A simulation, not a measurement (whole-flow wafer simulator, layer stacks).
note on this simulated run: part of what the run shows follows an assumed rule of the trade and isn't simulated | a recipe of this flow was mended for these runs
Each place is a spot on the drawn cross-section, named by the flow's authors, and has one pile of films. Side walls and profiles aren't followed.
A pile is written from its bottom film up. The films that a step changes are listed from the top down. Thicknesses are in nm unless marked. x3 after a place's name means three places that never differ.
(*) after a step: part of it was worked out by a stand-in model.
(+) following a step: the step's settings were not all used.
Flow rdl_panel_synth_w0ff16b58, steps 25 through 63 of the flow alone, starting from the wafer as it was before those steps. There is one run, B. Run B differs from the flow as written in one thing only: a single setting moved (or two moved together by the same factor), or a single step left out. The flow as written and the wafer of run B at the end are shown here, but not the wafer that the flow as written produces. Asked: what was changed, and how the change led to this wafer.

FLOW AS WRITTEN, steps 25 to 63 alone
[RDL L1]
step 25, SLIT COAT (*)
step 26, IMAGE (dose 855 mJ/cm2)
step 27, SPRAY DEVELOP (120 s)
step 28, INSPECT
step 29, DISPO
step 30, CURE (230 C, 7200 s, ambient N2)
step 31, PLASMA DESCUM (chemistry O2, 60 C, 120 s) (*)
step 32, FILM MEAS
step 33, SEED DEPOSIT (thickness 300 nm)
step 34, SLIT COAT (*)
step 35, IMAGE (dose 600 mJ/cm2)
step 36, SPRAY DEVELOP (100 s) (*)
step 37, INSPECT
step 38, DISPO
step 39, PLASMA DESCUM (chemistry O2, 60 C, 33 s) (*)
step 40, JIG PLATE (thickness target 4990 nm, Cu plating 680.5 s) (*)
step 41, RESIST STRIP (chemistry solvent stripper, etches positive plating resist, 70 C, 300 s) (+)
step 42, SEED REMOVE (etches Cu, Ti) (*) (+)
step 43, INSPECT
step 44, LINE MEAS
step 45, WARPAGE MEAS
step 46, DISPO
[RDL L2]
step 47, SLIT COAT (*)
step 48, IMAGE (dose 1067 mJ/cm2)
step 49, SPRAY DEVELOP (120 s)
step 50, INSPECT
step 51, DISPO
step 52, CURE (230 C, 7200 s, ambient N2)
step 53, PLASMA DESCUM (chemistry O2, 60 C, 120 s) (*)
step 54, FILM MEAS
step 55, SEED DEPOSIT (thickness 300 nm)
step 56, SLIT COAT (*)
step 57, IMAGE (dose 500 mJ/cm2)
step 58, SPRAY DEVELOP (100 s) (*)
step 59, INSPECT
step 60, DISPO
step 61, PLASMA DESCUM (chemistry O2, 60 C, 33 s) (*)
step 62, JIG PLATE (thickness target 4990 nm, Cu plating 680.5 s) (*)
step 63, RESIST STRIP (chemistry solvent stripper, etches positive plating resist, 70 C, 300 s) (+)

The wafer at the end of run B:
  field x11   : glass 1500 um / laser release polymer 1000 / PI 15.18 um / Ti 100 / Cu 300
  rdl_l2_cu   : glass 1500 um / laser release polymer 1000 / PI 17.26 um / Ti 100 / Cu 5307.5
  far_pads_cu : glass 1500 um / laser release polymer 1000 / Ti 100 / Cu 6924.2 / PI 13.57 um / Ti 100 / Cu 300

What caused this: step 40, JIG PLATE: Cu plating 1070 s was run, though the flow has Cu plating 680.5 s.

The path from the change to this, step by step:
  step 40, JIG PLATE (thickness target 4990 nm, Cu plating 680.5 s) (*)
      rdl_l1_cu, rdl_l1_land, rdl_l1_via, rdl_l1_rim, rdl_l2_land, rdl_l2_via: +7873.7 Cu (in the flow as written it would be: +5007.5 Cu)
  step 47, SLIT COAT (*)
      rdl_l2_cu, rdl_l2_space: +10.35 um PI (in the flow as written it would be: +8899.9 PI)
      rdl_l1_space: +11.23 um PI (in the flow as written it would be: +9924.5 PI)
      (also at 19 further places)
  step 56, SLIT COAT (*)
      rdl_l2_cu, rdl_l2_space: +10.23 um ILINE-POS-THICK-GRADE-A (new film) (in the flow as written it would be: +9884.2 ILINE-POS-THICK-GRADE-A (new film))
      far_pads_cu: +10.24 um ILINE-POS-THICK-GRADE-A (new film) (in the flow as written it would be: +9933.1 ILINE-POS-THICK-GRADE-A (new film))
      (also at 7 further places)
  step 58, SPRAY DEVELOP (100 s) (*)
      rdl_l2_cu: -10.23 um ILINE-POS-THICK-GRADE-A (all of it) (in the flow as written it would be: -9884.2 ILINE-POS-THICK-GRADE-A (all of it))
      rdl_l2_land: -7027.2 ILINE-POS-THICK-GRADE-A (all of it) (in the flow as written it would be: -7416.3 ILINE-POS-THICK-GRADE-A (all of it))
      (also at 1 further place)
  step 63, RESIST STRIP (chemistry solvent stripper, etches positive plating resist, 70 C, 300 s) (+)
      far_pads_cu: -10.22 um ILINE-POS-THICK-GRADE-A (all of it) (in the flow as written it would be: -9903.4 ILINE-POS-THICK-GRADE-A (all of it))
      rdl_l1_cu: -9724.4 ILINE-POS-THICK-GRADE-A (all of it) (in the flow as written it would be: -10.01 um ILINE-POS-THICK-GRADE-A (all of it))
      (also at 5 further places)
